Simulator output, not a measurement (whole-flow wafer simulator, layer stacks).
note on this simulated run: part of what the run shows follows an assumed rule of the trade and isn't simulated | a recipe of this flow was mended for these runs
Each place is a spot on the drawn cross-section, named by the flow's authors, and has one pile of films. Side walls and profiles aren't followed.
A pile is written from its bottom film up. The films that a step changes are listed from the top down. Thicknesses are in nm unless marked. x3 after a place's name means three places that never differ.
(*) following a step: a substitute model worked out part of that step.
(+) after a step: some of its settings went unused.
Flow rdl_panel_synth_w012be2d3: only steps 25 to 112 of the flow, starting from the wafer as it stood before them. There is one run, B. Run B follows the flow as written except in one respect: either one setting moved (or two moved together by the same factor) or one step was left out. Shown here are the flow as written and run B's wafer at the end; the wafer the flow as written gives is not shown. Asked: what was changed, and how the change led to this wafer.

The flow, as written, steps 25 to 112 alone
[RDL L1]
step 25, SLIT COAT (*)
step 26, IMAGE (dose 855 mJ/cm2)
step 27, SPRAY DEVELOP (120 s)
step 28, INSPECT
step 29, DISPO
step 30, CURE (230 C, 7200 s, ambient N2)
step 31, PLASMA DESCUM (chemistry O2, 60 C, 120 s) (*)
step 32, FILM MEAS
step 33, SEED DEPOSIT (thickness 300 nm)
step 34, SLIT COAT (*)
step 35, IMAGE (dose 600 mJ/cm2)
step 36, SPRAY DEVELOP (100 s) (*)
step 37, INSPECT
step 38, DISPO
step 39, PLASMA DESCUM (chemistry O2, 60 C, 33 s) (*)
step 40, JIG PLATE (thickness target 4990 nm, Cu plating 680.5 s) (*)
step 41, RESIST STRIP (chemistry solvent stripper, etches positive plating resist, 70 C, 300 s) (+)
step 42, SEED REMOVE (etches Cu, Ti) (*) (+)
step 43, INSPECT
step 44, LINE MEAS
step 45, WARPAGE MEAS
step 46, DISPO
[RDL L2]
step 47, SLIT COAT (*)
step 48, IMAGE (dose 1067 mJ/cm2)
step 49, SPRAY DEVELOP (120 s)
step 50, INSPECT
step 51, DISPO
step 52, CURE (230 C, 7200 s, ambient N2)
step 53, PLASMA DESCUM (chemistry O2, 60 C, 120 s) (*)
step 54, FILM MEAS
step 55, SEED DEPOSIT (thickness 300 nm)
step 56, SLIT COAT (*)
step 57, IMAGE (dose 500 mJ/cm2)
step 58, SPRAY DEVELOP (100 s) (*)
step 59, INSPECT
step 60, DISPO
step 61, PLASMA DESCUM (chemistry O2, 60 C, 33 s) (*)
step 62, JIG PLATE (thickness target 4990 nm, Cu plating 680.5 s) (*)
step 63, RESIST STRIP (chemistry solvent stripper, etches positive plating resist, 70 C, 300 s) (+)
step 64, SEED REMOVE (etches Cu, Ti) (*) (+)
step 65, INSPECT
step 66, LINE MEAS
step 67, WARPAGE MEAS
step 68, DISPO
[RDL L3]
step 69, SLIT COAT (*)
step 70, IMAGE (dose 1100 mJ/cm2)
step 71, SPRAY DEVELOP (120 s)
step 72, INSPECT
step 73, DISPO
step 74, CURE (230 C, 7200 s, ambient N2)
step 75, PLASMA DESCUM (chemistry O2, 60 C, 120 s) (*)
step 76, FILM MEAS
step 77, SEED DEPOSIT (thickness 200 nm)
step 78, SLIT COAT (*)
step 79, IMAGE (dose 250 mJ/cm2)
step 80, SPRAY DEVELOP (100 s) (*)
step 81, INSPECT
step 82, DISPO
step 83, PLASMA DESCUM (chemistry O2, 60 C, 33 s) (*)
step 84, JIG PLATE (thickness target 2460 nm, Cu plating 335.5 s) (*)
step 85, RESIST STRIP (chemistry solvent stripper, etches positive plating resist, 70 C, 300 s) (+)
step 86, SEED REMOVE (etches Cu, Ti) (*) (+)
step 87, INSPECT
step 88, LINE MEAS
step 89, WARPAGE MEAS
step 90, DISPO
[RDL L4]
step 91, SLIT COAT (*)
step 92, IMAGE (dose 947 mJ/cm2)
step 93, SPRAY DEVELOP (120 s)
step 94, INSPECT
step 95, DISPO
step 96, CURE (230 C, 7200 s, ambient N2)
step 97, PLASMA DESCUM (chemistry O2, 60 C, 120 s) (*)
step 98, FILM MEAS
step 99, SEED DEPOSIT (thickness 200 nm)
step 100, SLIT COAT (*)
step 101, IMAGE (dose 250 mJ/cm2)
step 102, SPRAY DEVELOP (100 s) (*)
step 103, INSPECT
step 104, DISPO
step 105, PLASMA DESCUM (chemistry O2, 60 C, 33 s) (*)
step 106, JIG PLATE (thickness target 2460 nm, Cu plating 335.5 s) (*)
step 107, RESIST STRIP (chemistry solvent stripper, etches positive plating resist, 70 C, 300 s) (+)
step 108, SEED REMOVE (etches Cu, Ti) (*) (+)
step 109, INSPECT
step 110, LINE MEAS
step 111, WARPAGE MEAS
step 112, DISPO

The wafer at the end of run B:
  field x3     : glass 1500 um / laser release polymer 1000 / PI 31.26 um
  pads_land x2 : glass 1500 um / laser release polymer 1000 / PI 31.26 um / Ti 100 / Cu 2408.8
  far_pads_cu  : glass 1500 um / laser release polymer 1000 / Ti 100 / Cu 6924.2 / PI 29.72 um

Cause: step 40, JIG PLATE: Cu plating 1089 s was run, whereas the flow has Cu plating 680.5 s.

How this came from the change, step by step:
  step 40, JIG PLATE (thickness target 4990 nm, Cu plating 680.5 s) (*)
      rdl_l1_cu, rdl_l1_land, rdl_l1_via, rdl_l1_rim, rdl_l2_land, rdl_l2_via: Cu gains 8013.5 (it would be, as written: Cu gains 5007.5)
  step 47, SLIT COAT (*)
      rdl_l2_cu, rdl_l2_space: PI gains 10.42 um (it would be, as written: PI gains 8899.9)
      rdl_l1_space: PI gains 11.29 um (it would be, as written: PI gains 9924.5)
      (as well as at 19 more places)
  step 56, SLIT COAT (*)
      rdl_l2_cu, rdl_l2_space: ILINE-POS-THICK-GRADE-A gains 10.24 um (new film) (it would be, as written: ILINE-POS-THICK-GRADE-A gains 9884.2 (new film))
      far_pads_cu: ILINE-POS-THICK-GRADE-A gains 10.26 um (new film) (it would be, as written: ILINE-POS-THICK-GRADE-A gains 9933.1 (new film))
      (as well as at 7 more places)
  step 58, SPRAY DEVELOP (100 s) (*)
      rdl_l2_cu: ILINE-POS-THICK-GRADE-A loses 10.24 um (all of it) (it would be, as written: ILINE-POS-THICK-GRADE-A loses 9884.2 (all of it))
      rdl_l2_land: ILINE-POS-THICK-GRADE-A loses 7009.2 (all of it) (it would be, as written: ILINE-POS-THICK-GRADE-A loses 7416.3 (all of it))
      (as well as at 1 more place)
  step 63, RESIST STRIP (chemistry solvent stripper, etches positive plating resist, 70 C, 300 s) (+)
      far_pads_cu: ILINE-POS-THICK-GRADE-A loses 10.23 um (all of it) (it would be, as written: ILINE-POS-THICK-GRADE-A loses 9903.4 (all of it))
      rdl_l1_cu: ILINE-POS-THICK-GRADE-A loses 9711.1 (all of it) (it would be, as written: ILINE-POS-THICK-GRADE-A loses 10.01 um (all of it))
      (as well as at 5 more places)
  step 69, SLIT COAT (*)
      far_pads_cu: PI gains 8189 (it would be, as written: PI gains 7887)
      rdl_l1_cu: PI gains 7615.4 (it would be, as written: PI gains 7912.4)
      (as well as at 8 more places)
  step 78, SLIT COAT (*)
      far_pads_cu: ILINE-POS-THICK-GRADE-A gains 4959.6 (new film) (it would be, as written: ILINE-POS-THICK-GRADE-A gains 4858.1 (new film))
      rdl_l1_land: ILINE-POS-THICK-GRADE-A gains 4230.9 (new film) (it would be, as written: ILINE-POS-THICK-GRADE-A gains 4415.5 (new film))
      (as well as at 5 more places)
  step 85, RESIST STRIP (chemistry solvent stripper, etches positive plating resist, 70 C, 300 s) (+)
      far_pads_cu: ILINE-POS-THICK-GRADE-A loses 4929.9 (all of it) (it would be, as written: ILINE-POS-THICK-GRADE-A loses 4828.4 (all of it))
      rdl_l1_land: ILINE-POS-THICK-GRADE-A loses 4201.2 (all of it) (it would be, as written: ILINE-POS-THICK-GRADE-A loses 4385.8 (all of it))
      (as well as at 5 more places)
  step 91, SLIT COAT (*)
      rdl_l1_land: PI gains 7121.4 (it would be, as written: PI gains 7366.4)
      rdl_l1_via: PI gains 7230.3 (it would be, as written: PI gains 7590)
      (as well as at 3 more places)
  step 100, SLIT COAT (*)
      rdl_l1_via: ILINE-POS-THICK-GRADE-A gains 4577 (new film) (it would be, as written: ILINE-POS-THICK-GRADE-A gains 4748.8 (new film))
      rdl_l2_via: ILINE-POS-THICK-GRADE-A gains 4620.3 (new film) (it would be, as written: ILINE-POS-THICK-GRADE-A gains 4724.8 (new film))
  step 107, RESIST STRIP (chemistry solvent stripper, etches positive plating resist, 70 C, 300 s) (+)
      rdl_l1_via: ILINE-POS-THICK-GRADE-A loses 4547.3 (all of it) (it would be, as written: ILINE-POS-THICK-GRADE-A loses 4719.1 (all of it))
      rdl_l2_via: ILINE-POS-THICK-GRADE-A loses 4590.6 (all of it) (it would be, as written: ILINE-POS-THICK-GRADE-A loses 4695.1 (all of it))
